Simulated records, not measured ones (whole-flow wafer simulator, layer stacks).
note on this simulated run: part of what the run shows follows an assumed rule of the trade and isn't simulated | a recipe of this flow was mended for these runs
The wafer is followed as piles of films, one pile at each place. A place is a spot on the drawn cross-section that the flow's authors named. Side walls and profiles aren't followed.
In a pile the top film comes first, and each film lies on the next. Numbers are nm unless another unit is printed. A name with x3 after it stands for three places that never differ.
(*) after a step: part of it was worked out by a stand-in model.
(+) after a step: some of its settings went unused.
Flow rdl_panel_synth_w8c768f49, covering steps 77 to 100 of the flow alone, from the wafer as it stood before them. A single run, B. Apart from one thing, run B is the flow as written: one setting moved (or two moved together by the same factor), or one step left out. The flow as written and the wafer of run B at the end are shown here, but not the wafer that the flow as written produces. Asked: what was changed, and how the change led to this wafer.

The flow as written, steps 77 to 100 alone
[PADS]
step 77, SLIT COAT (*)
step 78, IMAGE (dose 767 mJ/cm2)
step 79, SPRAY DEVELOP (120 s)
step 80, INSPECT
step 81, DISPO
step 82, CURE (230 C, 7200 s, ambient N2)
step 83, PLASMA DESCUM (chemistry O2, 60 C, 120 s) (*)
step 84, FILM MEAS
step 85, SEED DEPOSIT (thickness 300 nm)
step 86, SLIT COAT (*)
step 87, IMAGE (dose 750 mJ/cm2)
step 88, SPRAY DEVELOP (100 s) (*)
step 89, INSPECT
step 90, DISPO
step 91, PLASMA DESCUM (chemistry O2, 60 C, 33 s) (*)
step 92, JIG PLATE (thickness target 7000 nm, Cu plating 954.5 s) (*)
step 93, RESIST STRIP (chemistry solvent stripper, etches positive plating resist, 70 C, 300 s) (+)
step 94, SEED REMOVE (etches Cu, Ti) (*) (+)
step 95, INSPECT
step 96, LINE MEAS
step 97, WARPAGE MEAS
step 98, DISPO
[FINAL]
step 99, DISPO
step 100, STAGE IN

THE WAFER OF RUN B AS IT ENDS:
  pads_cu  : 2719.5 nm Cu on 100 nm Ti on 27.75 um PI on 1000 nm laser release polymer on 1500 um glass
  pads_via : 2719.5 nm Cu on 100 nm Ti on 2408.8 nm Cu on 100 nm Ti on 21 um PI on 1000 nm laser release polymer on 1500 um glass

The reason: step 92, JIG PLATE: Cu plating 381.8 s was run, while the flow as written has Cu plating 954.5 s.

Step by step, how the change led to this:
  step 92, JIG PLATE (thickness target 7000 nm, Cu plating 954.5 s) (*)
      pads_cu, pads_land: Cu gains 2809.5 (as written it would have been: Cu gains 7023.8)
      pads_via: Cu gains 2809.5 (as written it would have been: Cu gains 8307.4)
